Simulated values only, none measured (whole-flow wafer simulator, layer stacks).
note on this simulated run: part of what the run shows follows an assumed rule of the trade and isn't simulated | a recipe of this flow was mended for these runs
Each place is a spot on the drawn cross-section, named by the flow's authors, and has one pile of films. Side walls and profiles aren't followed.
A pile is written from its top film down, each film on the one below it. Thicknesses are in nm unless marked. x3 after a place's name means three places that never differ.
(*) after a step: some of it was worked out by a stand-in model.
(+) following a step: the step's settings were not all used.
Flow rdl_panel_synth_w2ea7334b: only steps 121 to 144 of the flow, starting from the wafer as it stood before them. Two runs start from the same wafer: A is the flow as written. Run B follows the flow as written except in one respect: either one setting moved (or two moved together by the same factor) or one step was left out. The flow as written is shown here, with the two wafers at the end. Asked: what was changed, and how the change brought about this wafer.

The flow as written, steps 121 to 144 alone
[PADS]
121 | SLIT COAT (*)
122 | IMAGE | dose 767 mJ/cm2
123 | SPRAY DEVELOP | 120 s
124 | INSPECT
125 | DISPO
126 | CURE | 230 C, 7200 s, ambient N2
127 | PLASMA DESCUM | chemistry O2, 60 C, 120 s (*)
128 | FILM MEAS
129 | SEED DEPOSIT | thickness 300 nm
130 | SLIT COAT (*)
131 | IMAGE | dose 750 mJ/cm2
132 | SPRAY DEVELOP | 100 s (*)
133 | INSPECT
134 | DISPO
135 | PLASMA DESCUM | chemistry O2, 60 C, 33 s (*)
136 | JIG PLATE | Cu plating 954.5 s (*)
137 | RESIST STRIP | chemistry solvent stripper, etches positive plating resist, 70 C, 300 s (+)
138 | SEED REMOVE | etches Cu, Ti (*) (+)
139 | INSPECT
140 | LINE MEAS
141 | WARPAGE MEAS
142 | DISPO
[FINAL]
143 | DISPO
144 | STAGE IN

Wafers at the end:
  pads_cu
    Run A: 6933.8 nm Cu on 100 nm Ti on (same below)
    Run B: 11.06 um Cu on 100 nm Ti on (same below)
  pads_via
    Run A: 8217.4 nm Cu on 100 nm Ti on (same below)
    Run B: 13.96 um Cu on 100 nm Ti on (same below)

Cause: step 136, JIG PLATE: Cu plating 1515 s was run, whereas the flow has Cu plating 954.5 s.

How this came from the change, step by step:
  136 | JIG PLATE | Cu plating 954.5 s (*)
      pads_cu, pads_land: A Cu gains 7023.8 | B Cu gains 11.15 um
      pads_via: A Cu gains 8307.4 | B Cu gains 14.05 um
